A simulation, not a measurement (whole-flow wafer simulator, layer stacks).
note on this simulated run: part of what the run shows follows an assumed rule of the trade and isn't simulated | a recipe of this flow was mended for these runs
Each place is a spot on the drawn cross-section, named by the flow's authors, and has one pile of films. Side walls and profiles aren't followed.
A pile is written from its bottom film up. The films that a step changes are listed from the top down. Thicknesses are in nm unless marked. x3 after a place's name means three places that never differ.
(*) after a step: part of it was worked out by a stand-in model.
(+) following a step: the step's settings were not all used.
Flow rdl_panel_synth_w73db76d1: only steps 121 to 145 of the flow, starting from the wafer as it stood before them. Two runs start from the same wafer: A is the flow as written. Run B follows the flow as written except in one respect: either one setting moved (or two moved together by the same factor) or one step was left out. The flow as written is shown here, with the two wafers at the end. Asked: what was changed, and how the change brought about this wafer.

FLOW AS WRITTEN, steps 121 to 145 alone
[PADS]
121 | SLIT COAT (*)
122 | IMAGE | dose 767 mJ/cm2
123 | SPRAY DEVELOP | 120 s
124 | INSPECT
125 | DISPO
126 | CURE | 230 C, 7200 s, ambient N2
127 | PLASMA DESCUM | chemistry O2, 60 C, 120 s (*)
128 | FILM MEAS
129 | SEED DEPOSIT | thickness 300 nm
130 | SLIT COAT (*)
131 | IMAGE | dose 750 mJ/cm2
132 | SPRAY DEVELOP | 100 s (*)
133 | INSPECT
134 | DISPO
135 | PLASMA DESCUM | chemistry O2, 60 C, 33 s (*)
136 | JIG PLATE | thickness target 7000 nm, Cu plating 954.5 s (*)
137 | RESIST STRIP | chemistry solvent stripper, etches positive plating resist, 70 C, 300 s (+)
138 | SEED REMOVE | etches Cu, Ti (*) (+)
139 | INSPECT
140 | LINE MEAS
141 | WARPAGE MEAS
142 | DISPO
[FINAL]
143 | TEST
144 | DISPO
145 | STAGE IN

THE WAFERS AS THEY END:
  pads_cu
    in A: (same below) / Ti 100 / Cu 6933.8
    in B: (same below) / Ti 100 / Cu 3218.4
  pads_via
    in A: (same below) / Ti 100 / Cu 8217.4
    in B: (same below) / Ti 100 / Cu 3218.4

What caused this: step 136, JIG PLATE: Cu plating 449.6 s was run, though the flow has Cu plating 954.5 s.

The path from the change to this, step by step:
  136 | JIG PLATE | thickness target 7000 nm, Cu plating 954.5 s (*)
      pads_cu, pads_land: A +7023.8 Cu | B +3308.4 Cu
      pads_via: A +8307.4 Cu | B +3308.4 Cu
